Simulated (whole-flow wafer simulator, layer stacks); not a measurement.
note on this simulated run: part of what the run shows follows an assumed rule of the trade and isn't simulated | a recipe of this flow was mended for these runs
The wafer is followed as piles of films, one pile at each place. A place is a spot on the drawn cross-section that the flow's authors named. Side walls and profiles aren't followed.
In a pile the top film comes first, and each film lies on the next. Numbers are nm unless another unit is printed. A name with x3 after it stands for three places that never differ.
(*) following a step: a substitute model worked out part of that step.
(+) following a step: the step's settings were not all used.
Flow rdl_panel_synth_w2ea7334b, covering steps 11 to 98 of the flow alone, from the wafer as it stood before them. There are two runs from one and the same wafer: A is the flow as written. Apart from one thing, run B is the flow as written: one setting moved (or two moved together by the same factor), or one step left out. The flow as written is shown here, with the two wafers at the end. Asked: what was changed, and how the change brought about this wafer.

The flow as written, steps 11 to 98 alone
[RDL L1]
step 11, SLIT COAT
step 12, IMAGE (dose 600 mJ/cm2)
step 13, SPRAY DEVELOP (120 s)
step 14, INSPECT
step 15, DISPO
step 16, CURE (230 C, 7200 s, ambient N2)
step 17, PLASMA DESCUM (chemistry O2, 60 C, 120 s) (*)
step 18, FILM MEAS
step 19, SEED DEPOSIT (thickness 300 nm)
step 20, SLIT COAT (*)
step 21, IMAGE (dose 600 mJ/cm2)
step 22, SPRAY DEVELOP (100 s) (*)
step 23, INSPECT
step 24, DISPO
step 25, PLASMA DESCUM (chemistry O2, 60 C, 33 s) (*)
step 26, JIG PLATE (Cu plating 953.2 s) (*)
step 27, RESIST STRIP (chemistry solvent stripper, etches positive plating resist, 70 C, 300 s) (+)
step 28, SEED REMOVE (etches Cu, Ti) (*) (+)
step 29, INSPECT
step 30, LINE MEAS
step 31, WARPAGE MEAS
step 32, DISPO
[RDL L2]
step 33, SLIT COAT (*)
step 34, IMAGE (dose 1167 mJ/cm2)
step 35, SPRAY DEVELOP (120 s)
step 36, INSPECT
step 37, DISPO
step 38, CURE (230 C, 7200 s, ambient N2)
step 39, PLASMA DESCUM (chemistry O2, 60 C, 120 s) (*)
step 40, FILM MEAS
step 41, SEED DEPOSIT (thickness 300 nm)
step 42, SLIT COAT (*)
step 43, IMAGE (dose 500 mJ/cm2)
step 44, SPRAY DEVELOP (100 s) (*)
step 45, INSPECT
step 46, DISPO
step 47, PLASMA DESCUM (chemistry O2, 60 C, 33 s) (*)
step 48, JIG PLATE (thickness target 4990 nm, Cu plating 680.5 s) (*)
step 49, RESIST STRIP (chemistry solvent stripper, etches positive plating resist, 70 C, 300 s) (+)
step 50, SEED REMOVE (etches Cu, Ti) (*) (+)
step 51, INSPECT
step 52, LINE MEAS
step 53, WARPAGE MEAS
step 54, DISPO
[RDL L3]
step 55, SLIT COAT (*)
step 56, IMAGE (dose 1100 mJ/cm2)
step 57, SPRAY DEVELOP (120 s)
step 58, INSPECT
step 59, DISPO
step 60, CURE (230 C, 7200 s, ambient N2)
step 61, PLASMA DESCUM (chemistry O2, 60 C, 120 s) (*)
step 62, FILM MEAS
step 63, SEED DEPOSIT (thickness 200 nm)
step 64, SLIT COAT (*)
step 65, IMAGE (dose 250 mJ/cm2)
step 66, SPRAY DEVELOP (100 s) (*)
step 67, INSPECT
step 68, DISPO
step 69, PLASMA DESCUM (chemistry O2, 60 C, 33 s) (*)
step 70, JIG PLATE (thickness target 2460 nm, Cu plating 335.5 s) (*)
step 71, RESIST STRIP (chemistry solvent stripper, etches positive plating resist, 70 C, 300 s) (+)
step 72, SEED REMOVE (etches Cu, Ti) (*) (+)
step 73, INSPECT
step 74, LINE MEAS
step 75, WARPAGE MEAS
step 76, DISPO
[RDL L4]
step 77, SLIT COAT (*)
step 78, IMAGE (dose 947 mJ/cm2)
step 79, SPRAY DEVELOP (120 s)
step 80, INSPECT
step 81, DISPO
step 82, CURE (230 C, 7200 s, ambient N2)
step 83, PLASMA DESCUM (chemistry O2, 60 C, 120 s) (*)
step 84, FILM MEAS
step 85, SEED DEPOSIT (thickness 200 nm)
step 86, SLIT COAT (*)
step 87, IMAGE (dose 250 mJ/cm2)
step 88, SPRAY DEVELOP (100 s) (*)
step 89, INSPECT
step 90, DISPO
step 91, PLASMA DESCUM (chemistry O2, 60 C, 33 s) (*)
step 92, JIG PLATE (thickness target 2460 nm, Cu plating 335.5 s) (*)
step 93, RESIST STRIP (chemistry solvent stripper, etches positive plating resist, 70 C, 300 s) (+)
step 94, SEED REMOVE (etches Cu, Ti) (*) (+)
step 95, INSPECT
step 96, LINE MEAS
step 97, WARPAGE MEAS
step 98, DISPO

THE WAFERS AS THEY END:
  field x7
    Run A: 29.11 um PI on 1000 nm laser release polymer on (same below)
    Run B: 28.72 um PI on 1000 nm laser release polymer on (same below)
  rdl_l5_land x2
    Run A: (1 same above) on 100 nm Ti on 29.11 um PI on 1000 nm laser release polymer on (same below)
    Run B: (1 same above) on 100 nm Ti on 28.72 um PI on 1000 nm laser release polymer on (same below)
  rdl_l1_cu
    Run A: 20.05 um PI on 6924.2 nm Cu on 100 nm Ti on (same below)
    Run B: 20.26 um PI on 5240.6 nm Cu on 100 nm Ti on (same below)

The reason: step 26, JIG PLATE: Cu plating 724.4 s was run, whereas the flow has Cu plating 953.2 s.

Step by step, how the change led to this:
  step 26, JIG PLATE (Cu plating 953.2 s) (*)
      rdl_l1_cu, rdl_l1_via, rdl_l1_rim, rdl_l2_land, rdl_l2_via: A +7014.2 Cu | B +5330.6 Cu
  step 33, SLIT COAT (*)
      rdl_l1_space: A +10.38 um PI | B +9238.7 PI
      field x7, rdl_l3_cu, rdl_l3_space and 9 more: A +8062.5 PI | B +7674.4 PI
      (as well as at 5 more places)
  step 42, SLIT COAT (*)
      rdl_l2_cu, rdl_l2_space: A +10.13 um ILINE-POS-THICK-GRADE-A (new film) | B +9924.5 ILINE-POS-THICK-GRADE-A (new film)
      rdl_l1_space: A +10.52 um ILINE-POS-THICK-GRADE-A (new film) | B +10.29 um ILINE-POS-THICK-GRADE-A (new film)
      (as well as at 3 more places)
  step 44, SPRAY DEVELOP (100 s) (*)
      rdl_l2_cu: A -10.13 um ILINE-POS-THICK-GRADE-A (all of it) | B -9924.5 ILINE-POS-THICK-GRADE-A (all of it)
      rdl_l2_land: A -7139.5 ILINE-POS-THICK-GRADE-A (all of it) | B -7370.3 ILINE-POS-THICK-GRADE-A (all of it)
      (as well as at 1 more place)
  step 49, RESIST STRIP (chemistry solvent stripper, etches positive plating resist, 70 C, 300 s) (+)
      rdl_l2_space: A -10.1 um ILINE-POS-THICK-GRADE-A (all of it) | B -9894.8 ILINE-POS-THICK-GRADE-A (all of it)
      rdl_l1_space: A -10.49 um ILINE-POS-THICK-GRADE-A (all of it) | B -10.26 um ILINE-POS-THICK-GRADE-A (all of it)
      (as well as at 1 more place)
  step 55, SLIT COAT (*)
      rdl_l1_space: A +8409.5 PI | B +8204.2 PI
      rdl_l1_via: A +8010.4 PI | B +8199.8 PI
      (as well as at 4 more places)
  step 64, SLIT COAT (*)
      rdl_l1_via: A +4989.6 ILINE-POS-THICK-GRADE-A (new film) | B +5097.2 ILINE-POS-THICK-GRADE-A (new film)
      rdl_l2_land: A +4157.2 ILINE-POS-THICK-GRADE-A (new film) | B +4254.2 ILINE-POS-THICK-GRADE-A (new film)
      (as well as at 1 more place)
  step 71, RESIST STRIP (chemistry solvent stripper, etches positive plating resist, 70 C, 300 s) (+)
      rdl_l1_via: A -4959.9 ILINE-POS-THICK-GRADE-A (all of it) | B -5067.5 ILINE-POS-THICK-GRADE-A (all of it)
      rdl_l2_land: A -4127.5 ILINE-POS-THICK-GRADE-A (all of it) | B -4224.5 ILINE-POS-THICK-GRADE-A (all of it)
      (as well as at 1 more place)
